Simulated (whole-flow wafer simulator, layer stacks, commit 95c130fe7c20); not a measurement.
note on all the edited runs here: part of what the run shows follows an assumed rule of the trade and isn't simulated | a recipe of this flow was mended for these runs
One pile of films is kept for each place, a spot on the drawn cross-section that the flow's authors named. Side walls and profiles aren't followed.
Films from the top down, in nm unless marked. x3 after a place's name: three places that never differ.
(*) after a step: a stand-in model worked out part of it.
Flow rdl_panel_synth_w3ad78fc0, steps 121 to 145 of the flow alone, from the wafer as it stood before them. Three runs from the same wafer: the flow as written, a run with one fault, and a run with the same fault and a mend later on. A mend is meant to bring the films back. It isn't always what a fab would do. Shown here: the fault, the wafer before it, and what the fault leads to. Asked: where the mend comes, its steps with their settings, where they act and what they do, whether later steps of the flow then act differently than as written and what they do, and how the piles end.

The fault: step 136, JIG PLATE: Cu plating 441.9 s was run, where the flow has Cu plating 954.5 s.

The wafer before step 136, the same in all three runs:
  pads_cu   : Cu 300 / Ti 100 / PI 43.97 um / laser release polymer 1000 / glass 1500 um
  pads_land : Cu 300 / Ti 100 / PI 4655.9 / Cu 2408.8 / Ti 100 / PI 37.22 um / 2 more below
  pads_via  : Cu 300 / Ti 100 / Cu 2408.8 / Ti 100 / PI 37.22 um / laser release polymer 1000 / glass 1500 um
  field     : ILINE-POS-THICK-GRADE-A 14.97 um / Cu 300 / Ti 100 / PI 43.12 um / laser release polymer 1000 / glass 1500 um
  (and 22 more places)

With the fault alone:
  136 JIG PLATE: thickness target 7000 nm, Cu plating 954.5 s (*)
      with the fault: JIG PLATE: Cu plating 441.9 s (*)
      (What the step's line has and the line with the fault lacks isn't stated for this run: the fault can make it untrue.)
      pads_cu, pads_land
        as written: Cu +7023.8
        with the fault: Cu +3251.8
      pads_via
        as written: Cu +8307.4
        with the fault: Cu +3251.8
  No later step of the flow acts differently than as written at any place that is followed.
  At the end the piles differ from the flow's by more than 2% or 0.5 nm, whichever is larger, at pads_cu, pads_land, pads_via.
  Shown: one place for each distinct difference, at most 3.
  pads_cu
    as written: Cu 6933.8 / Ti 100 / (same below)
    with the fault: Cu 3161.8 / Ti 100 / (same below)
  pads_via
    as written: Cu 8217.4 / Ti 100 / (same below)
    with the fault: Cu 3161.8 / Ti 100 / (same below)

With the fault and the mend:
  The mend comes after step 136.
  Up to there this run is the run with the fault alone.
  136a JIG PLATE: Cu plating 512.6 s (*) (the flow's step 136 once more, with other settings)
      pads_cu, pads_land
        Cu +3772
      pads_via
        Cu +5055.7
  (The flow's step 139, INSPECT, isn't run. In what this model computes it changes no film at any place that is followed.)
  No later step of the flow acts differently than as written at any place that is followed.
  At the end the piles are the same as the flow's at every place that both follow.
